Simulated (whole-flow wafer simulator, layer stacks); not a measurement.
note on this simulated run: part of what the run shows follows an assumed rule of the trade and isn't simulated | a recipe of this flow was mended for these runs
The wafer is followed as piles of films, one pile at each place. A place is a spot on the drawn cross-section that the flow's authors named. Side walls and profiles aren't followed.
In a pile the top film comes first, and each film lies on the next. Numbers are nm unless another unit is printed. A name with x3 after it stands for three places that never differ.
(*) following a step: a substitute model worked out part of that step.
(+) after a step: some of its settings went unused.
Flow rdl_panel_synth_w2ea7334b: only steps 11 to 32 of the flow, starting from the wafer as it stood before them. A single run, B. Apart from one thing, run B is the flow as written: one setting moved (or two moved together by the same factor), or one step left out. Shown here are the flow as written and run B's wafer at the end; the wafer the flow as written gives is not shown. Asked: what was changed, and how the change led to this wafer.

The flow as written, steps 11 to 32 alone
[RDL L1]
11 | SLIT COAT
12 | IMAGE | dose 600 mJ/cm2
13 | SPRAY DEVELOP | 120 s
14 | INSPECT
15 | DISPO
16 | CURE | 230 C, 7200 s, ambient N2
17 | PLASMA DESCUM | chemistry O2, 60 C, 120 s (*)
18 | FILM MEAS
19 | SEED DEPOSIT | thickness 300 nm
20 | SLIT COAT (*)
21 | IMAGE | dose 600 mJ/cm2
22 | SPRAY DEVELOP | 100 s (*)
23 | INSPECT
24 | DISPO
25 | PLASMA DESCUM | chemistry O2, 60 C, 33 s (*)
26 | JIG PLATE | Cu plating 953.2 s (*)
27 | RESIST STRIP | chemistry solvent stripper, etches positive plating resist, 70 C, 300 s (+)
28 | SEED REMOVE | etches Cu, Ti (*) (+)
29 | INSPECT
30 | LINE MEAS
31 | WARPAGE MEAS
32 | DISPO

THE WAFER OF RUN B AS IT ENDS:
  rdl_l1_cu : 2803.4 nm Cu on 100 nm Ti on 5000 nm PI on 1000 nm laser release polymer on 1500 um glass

What caused this: step 26, JIG PLATE: Cu plating 393.2 s was run, whereas the flow has Cu plating 953.2 s.

Step by step, how the change led to this:
  26 | JIG PLATE | Cu plating 953.2 s (*)
      rdl_l1_cu, rdl_l1_via, rdl_l1_rim x3: Cu gains 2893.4 (as written it would have been: Cu gains 7014.2)
